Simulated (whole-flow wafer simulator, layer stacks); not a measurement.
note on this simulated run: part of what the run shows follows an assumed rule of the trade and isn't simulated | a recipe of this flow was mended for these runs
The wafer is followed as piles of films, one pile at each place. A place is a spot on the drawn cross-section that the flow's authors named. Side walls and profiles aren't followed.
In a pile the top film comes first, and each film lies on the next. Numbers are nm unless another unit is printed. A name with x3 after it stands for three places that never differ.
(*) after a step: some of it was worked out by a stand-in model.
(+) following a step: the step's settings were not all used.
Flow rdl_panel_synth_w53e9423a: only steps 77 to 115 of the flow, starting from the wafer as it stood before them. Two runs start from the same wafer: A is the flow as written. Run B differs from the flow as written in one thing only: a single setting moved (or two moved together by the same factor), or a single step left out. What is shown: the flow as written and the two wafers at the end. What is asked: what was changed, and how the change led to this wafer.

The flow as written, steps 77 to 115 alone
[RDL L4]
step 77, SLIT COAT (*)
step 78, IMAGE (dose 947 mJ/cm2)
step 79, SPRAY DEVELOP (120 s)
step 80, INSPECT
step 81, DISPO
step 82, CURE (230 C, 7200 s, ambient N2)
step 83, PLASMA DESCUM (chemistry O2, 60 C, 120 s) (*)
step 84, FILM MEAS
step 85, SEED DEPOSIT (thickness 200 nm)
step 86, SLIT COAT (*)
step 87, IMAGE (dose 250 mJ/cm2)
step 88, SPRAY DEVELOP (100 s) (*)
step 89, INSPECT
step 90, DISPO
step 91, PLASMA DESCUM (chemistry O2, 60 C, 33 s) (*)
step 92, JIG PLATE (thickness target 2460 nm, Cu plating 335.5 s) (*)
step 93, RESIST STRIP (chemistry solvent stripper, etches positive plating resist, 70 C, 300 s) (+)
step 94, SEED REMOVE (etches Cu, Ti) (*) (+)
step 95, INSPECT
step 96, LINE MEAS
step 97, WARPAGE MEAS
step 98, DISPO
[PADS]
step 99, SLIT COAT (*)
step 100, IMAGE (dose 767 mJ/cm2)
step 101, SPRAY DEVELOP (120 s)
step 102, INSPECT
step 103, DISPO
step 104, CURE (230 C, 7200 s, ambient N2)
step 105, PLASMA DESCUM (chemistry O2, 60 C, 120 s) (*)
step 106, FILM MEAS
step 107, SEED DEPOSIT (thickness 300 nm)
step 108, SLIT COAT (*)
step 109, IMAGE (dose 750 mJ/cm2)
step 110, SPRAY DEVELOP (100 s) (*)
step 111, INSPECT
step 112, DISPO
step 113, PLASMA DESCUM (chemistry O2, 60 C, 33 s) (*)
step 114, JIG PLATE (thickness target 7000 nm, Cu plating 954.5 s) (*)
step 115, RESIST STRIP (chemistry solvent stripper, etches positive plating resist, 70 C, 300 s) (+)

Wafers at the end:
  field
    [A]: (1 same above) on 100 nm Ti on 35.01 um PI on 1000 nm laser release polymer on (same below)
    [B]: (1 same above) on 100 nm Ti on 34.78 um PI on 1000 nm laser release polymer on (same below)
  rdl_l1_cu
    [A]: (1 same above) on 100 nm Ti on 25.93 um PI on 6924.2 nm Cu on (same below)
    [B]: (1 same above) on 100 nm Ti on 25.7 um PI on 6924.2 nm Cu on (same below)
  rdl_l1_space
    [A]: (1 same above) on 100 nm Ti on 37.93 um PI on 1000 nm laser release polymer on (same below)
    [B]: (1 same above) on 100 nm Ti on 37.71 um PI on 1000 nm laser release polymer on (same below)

What caused this: step 92, JIG PLATE: Cu plating 252 s was run, while the flow as written has Cu plating 335.5 s.

The path from the change to this, step by step:
  step 92, JIG PLATE (thickness target 2460 nm, Cu plating 335.5 s) (*)
      rdl_l4_cu, rdl_l4_land, rdl_l4_via, pads_land, pads_via: A Cu gains 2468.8 | B Cu gains 1854.4
  step 99, SLIT COAT (*)
      field: A PI gains 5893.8 | B PI gains 5665.8
      rdl_l1_cu: A PI gains 5874.7 | B PI gains 5647
      (and at 18 other places as well)
  step 108, SLIT COAT (*)
      rdl_l4_cu: A ILINE-POS-THICK-GRADE-A gains 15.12 um (new film) | B ILINE-POS-THICK-GRADE-A gains 14.92 um (new film)
      rdl_l4_space: A ILINE-POS-THICK-GRADE-A gains 15.12 um (new film) | B ILINE-POS-THICK-GRADE-A gains 14.94 um (new film)
      (and at 6 other places as well)
  step 110, SPRAY DEVELOP (100 s) (*)
      pads_cu: A ILINE-POS-THICK-GRADE-A loses 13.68 um (all of it) | B ILINE-POS-THICK-GRADE-A loses 13.65 um (all of it)
      pads_land: A ILINE-POS-THICK-GRADE-A loses 13.11 um (all of it) | B ILINE-POS-THICK-GRADE-A loses 13.16 um (all of it)
      (and at 1 other place as well)
  step 114, JIG PLATE (thickness target 7000 nm, Cu plating 954.5 s) (*)
      pads_via: A Au/Ni/Cu gains 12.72 um (new film) | B Au/Ni/Cu gains 12.8 um (new film)
  step 115, RESIST STRIP (chemistry solvent stripper, etches positive plating resist, 70 C, 300 s) (+)
      rdl_l4_cu: A ILINE-POS-THICK-GRADE-A loses 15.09 um (all of it) | B ILINE-POS-THICK-GRADE-A loses 14.89 um (all of it)
      rdl_l4_space: A ILINE-POS-THICK-GRADE-A loses 15.09 um (all of it) | B ILINE-POS-THICK-GRADE-A loses 14.91 um (all of it)
      (and at 3 other places as well)
